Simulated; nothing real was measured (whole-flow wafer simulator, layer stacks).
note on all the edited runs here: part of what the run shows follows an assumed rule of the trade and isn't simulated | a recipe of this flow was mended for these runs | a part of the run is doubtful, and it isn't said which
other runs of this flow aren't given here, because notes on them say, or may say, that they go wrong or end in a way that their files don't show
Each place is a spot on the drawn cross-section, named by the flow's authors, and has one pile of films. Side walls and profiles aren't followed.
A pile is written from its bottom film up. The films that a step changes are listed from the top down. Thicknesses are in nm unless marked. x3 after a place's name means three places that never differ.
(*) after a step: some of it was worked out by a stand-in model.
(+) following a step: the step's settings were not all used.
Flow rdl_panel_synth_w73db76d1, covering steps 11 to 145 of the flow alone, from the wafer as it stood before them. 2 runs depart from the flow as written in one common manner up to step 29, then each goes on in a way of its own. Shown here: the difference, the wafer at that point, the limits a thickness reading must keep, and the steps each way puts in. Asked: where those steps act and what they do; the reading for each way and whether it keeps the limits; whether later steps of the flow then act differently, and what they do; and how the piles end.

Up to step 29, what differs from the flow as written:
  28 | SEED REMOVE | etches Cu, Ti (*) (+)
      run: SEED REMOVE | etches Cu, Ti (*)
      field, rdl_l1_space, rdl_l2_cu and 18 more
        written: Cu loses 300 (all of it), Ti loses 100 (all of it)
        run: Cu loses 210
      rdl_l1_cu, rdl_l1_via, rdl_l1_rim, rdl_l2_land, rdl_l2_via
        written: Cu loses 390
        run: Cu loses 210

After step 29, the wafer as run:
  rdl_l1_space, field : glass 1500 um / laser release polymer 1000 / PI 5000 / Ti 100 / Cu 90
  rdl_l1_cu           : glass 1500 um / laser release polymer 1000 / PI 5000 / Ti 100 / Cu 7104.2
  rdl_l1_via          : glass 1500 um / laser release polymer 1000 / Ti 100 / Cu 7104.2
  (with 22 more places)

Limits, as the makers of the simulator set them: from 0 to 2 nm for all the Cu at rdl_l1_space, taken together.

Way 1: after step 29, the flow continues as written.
  After step 29, the reading is 90 nm, outside the limits.
  Steps later in the flow that act otherwise than as written (10 more steps, not shown, differ only slightly: by at most 2% or 0.5 nm, whichever is larger):
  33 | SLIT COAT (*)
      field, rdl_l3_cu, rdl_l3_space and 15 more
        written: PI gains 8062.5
        way: PI gains 8060.2 (new film)
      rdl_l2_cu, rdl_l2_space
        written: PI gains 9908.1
        way: PI gains 9903 (new film)
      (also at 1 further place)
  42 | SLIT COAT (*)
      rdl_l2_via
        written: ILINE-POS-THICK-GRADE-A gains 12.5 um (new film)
        way: ILINE-POS-THICK-GRADE-A gains 12.51 um (new film)
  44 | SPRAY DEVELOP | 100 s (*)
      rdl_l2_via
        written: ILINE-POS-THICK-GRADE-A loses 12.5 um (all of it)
        way: ILINE-POS-THICK-GRADE-A loses 12.51 um (all of it)
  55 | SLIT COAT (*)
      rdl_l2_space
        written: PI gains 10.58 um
        way: PI gains 10.57 um
  The piles end different from the flow's at field, rdl_l1_cu, rdl_l1_space and 23 more by more than 2% or 0.5 nm, whichever is larger.
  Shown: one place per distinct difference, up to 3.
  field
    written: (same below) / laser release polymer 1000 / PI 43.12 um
    way: (same below) / laser release polymer 1000 / PI 5000 / Ti 100 / Cu 90 / PI 38.12 um
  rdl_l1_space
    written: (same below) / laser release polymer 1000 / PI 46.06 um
    way: (same below) / laser release polymer 1000 / PI 5000 / Ti 100 / Cu 90 / PI 41.05 um
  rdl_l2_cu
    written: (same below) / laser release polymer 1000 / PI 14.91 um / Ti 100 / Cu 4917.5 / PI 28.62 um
    way: (same below) / laser release polymer 1000 / PI 5000 / Ti 100 / Cu 90 / PI 9903 / Ti 100 / Cu 4917.5 / PI 28.62 um

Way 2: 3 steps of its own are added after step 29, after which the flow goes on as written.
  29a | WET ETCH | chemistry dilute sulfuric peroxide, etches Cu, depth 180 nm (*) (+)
      field, rdl_l1_space, rdl_l2_cu and 18 more
        Cu loses 90 (all of it)
      rdl_l1_cu, rdl_l1_via, rdl_l1_rim, rdl_l2_land, rdl_l2_via
        Cu loses 180
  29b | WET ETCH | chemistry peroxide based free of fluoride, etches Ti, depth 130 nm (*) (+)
      field, rdl_l1_space, rdl_l2_cu and 18 more
        Ti loses 100 (all of it)
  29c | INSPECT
      does not change any film at any place that is followed
  After step 29c, the reading is 0 nm, within the limits.
  Steps later in the flow that act otherwise than as written (12 more steps, not shown, differ only slightly: by at most 2% or 0.5 nm, whichever is larger):
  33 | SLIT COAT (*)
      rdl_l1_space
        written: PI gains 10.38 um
        way: PI gains 10.37 um
  At the end the piles are close to the flow's at the places that both follow, differing by at most 2% or 0.5 nm, whichever is larger.

Inside the limits: way 2. Outside the limits: way 1.
